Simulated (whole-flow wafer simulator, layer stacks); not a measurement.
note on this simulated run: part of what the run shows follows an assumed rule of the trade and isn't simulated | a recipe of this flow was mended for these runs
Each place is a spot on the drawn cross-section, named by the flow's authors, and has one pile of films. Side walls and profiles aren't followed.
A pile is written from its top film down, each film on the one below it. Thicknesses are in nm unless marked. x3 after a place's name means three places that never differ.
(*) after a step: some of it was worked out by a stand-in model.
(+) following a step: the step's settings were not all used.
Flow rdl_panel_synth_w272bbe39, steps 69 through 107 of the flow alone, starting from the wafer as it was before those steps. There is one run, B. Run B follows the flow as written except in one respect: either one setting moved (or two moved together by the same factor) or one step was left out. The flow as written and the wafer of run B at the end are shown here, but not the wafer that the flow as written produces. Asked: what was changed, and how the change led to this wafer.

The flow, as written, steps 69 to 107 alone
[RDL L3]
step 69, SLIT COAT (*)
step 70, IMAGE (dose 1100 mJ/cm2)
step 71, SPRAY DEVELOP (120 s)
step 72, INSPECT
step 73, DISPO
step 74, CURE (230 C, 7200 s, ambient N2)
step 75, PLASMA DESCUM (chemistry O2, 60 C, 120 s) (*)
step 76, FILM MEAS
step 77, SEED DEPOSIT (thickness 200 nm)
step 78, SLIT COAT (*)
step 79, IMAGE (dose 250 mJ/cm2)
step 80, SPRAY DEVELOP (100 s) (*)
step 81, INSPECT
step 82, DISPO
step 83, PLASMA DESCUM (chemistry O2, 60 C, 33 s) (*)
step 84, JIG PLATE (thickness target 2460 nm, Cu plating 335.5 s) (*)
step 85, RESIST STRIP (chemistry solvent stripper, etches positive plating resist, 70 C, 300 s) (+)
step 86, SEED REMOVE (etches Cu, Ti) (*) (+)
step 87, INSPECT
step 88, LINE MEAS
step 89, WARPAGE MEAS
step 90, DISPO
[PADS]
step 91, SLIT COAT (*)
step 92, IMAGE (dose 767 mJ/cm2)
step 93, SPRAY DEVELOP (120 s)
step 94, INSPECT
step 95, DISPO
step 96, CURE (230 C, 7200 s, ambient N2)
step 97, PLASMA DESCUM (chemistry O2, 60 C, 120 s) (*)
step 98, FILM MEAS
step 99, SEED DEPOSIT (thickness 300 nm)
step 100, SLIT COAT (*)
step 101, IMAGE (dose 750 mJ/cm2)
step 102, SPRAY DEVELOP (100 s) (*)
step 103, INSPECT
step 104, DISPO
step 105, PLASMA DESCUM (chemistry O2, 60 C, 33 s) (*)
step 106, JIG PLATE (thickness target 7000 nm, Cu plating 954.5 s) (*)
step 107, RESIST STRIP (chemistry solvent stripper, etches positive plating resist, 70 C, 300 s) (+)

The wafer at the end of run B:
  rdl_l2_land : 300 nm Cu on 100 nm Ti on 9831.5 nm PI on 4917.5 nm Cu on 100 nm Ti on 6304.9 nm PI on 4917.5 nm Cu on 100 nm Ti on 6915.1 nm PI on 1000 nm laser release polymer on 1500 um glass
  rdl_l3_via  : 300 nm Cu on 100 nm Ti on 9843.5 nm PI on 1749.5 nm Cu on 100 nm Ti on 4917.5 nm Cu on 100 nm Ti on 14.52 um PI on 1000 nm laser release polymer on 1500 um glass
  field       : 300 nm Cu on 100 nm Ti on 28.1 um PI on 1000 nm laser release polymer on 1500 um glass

Cause: step 84, JIG PLATE: Cu plating 245.9 s was run, while the flow as written has Cu plating 335.5 s.

Step by step, how the change led to this:
  step 84, JIG PLATE (thickness target 2460 nm, Cu plating 335.5 s) (*)
      rdl_l3_cu, rdl_l3_land, rdl_l3_via, pads_land, pads_via: Cu gains 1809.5 (as written it would have been: Cu gains 2468.8)
  step 91, SLIT COAT (*)
      rdl_l3_via: PI gains 9843.5 (new film) (as written it would have been: PI gains 10.46 um (new film))
      field: PI gains 5649.4 (as written it would have been: PI gains 5893.8)
      (as well as at 15 more places)
  step 100, SLIT COAT (*)
      rdl_l2_space: ILINE-POS-THICK-GRADE-A gains 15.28 um (new film) (as written it would have been: ILINE-POS-THICK-GRADE-A gains 15.27 um (new film))
      rdl_l2_land: ILINE-POS-THICK-GRADE-A gains 14.68 um (new film) (as written it would have been: ILINE-POS-THICK-GRADE-A gains 14.69 um (new film))
      (as well as at 9 more places)
  step 102, SPRAY DEVELOP (100 s) (*)
      pads_cu: ILINE-POS-THICK-GRADE-A loses 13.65 um (all of it) (as written it would have been: ILINE-POS-THICK-GRADE-A loses 13.68 um (all of it))
      pads_land: ILINE-POS-THICK-GRADE-A loses 13.17 um (all of it) (as written it would have been: ILINE-POS-THICK-GRADE-A loses 13.11 um (all of it))
      (as well as at 1 more place)
  step 106, JIG PLATE (thickness target 7000 nm, Cu plating 954.5 s) (*)
      pads_via: Au/Ni/Cu gains 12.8 um (new film) (as written it would have been: Au/Ni/Cu gains 12.72 um (new film))
  step 107, RESIST STRIP (chemistry solvent stripper, etches positive plating resist, 70 C, 300 s) (+)
      rdl_l1_space: ILINE-POS-THICK-GRADE-A loses 15.26 um (all of it) (as written it would have been: ILINE-POS-THICK-GRADE-A loses 15.25 um (all of it))
      rdl_l1_via: ILINE-POS-THICK-GRADE-A loses 14.67 um (all of it) (as written it would have been: ILINE-POS-THICK-GRADE-A loses 14.68 um (all of it))
      (as well as at 8 more places)
